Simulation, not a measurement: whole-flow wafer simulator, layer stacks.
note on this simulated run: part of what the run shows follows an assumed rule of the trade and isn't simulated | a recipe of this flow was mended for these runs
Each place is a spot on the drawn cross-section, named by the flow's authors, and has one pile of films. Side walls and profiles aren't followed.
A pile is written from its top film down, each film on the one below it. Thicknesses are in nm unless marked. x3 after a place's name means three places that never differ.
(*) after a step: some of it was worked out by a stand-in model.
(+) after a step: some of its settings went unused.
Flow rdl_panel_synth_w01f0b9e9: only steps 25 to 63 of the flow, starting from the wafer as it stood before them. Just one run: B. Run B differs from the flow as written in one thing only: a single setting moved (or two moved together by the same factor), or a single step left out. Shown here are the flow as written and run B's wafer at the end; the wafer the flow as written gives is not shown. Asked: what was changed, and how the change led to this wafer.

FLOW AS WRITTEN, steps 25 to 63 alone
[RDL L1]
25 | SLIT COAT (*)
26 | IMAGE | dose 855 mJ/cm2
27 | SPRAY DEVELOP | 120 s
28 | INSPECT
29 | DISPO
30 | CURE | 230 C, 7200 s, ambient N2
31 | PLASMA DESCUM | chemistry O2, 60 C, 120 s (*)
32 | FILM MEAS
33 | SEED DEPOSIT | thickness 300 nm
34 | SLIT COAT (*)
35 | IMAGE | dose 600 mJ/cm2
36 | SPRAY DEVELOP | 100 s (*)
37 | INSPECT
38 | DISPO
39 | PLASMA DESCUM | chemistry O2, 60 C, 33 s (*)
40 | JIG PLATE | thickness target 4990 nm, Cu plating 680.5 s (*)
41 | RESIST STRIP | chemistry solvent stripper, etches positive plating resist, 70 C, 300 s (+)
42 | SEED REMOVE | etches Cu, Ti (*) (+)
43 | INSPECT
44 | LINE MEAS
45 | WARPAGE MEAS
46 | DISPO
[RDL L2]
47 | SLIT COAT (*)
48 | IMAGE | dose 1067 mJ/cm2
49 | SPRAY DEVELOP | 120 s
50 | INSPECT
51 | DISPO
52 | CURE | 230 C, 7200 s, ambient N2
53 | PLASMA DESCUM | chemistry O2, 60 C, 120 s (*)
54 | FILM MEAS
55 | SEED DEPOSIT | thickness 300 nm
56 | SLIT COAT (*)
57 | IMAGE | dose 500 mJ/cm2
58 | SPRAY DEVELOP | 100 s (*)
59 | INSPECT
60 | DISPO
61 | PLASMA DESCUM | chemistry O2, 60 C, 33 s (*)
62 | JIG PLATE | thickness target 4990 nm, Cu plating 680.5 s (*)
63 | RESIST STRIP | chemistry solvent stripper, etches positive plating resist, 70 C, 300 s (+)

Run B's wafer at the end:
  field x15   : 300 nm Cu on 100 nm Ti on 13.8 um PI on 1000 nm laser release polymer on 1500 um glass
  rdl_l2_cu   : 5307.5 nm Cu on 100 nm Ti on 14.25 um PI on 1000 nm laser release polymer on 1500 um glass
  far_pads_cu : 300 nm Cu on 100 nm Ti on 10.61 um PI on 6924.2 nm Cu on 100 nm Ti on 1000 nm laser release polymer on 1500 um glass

Cause: step 40, JIG PLATE: Cu plating 240.9 s was run, while the flow as written has Cu plating 680.5 s.

How this came from the change, step by step:
  40 | JIG PLATE | thickness target 4990 nm, Cu plating 680.5 s (*)
      rdl_l1_cu, rdl_l1_land, rdl_l1_via, rdl_l1_rim, rdl_l2_land, rdl_l2_via: +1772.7 Cu (it would be, as written: +5007.5 Cu)
  47 | SLIT COAT (*)
      field x15, rdl_l2_rim x3: +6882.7 PI (it would be, as written: +7600.9 PI)
      rdl_l2_cu, rdl_l2_space: +7333.7 PI (it would be, as written: +8899.9 PI)
      (as well as at 6 more places)
  56 | SLIT COAT (*)
      rdl_l1_via: +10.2 um ILINE-POS-THICK-GRADE-A (new film) (it would be, as written: +9582.7 ILINE-POS-THICK-GRADE-A (new film))
      far_pads_cu: +9503.2 ILINE-POS-THICK-GRADE-A (new film) (it would be, as written: +9933.1 ILINE-POS-THICK-GRADE-A (new film))
      (as well as at 8 more places)
  58 | SPRAY DEVELOP | 100 s (*)
      rdl_l2_cu: -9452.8 ILINE-POS-THICK-GRADE-A (all of it) (it would be, as written: -9884.2 ILINE-POS-THICK-GRADE-A (all of it))
      rdl_l2_land: -7906.7 ILINE-POS-THICK-GRADE-A (all of it) (it would be, as written: -7416.3 ILINE-POS-THICK-GRADE-A (all of it))
      (as well as at 1 more place)
  63 | RESIST STRIP | chemistry solvent stripper, etches positive plating resist, 70 C, 300 s (+)
      rdl_l1_via: -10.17 um ILINE-POS-THICK-GRADE-A (all of it) (it would be, as written: -9553 ILINE-POS-THICK-GRADE-A (all of it))
      far_pads_cu: -9473.5 ILINE-POS-THICK-GRADE-A (all of it) (it would be, as written: -9903.4 ILINE-POS-THICK-GRADE-A (all of it))
      (as well as at 5 more places)
